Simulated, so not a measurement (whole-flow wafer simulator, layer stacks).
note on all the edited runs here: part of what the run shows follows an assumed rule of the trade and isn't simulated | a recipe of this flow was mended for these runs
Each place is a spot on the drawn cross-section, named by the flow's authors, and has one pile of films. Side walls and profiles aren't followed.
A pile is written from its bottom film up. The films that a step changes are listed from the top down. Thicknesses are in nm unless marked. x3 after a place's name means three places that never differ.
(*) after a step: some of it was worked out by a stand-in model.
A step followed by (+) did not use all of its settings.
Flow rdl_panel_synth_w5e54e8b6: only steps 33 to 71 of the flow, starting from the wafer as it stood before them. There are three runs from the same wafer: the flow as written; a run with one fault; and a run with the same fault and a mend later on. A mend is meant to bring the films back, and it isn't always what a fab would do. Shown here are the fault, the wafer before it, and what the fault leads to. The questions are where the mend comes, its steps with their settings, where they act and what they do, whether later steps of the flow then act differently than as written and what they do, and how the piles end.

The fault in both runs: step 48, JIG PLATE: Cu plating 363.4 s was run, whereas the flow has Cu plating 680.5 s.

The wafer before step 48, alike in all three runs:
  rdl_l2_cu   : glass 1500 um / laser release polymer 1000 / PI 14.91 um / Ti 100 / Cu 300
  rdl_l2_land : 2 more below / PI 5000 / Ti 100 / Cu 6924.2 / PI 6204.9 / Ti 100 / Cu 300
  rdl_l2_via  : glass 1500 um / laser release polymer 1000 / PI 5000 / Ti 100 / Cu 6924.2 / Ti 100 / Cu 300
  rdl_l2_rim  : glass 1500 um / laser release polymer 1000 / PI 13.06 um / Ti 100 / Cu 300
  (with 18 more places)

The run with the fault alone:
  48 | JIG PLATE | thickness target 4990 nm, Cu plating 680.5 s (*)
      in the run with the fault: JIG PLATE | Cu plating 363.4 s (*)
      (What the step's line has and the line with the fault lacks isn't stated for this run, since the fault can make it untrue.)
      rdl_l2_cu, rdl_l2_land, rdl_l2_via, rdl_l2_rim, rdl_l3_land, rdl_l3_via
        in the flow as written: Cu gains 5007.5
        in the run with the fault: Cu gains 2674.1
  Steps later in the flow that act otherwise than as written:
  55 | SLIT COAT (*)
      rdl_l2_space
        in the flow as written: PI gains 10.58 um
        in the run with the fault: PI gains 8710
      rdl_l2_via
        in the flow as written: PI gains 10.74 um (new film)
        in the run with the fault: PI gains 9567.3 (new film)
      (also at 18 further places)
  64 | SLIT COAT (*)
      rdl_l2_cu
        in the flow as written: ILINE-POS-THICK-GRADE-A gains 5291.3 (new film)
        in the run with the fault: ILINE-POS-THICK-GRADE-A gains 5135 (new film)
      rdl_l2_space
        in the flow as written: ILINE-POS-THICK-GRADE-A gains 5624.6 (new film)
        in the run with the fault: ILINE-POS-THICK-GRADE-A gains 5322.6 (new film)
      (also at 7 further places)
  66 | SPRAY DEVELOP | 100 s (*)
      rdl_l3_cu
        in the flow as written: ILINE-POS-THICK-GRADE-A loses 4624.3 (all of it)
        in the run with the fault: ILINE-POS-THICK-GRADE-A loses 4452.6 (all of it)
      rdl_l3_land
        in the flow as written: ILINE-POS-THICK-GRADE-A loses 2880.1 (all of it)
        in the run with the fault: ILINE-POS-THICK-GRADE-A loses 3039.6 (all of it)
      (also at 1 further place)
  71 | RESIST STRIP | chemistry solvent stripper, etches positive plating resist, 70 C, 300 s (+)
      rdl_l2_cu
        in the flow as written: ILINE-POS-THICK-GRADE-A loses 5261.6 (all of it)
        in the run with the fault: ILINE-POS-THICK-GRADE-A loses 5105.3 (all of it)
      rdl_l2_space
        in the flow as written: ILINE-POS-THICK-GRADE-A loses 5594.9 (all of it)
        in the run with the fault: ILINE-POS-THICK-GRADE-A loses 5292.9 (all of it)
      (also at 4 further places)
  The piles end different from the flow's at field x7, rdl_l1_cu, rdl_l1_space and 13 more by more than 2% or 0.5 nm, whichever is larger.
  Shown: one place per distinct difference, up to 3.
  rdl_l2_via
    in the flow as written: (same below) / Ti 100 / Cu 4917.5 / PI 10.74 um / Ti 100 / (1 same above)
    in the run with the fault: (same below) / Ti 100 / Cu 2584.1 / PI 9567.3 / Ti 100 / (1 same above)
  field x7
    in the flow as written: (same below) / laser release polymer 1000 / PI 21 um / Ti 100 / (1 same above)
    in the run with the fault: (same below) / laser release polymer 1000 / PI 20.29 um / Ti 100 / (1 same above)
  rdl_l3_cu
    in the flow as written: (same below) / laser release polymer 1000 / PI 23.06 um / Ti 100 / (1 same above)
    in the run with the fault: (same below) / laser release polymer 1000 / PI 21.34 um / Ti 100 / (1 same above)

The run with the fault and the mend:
  After step 48 comes the mend.
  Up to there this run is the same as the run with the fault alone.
  48a | JIG PLATE | Cu plating 317.1 s (*) (the flow's step 48, run once more with other settings)
      rdl_l2_cu, rdl_l2_land, rdl_l2_via, rdl_l2_rim, rdl_l3_land, rdl_l3_via
        Cu gains 2333.4
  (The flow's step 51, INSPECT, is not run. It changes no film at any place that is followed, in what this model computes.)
  Every later step of the flow that is run acts as written at every place that is followed.
  At every place that both follow, the piles at the end match the flow's.
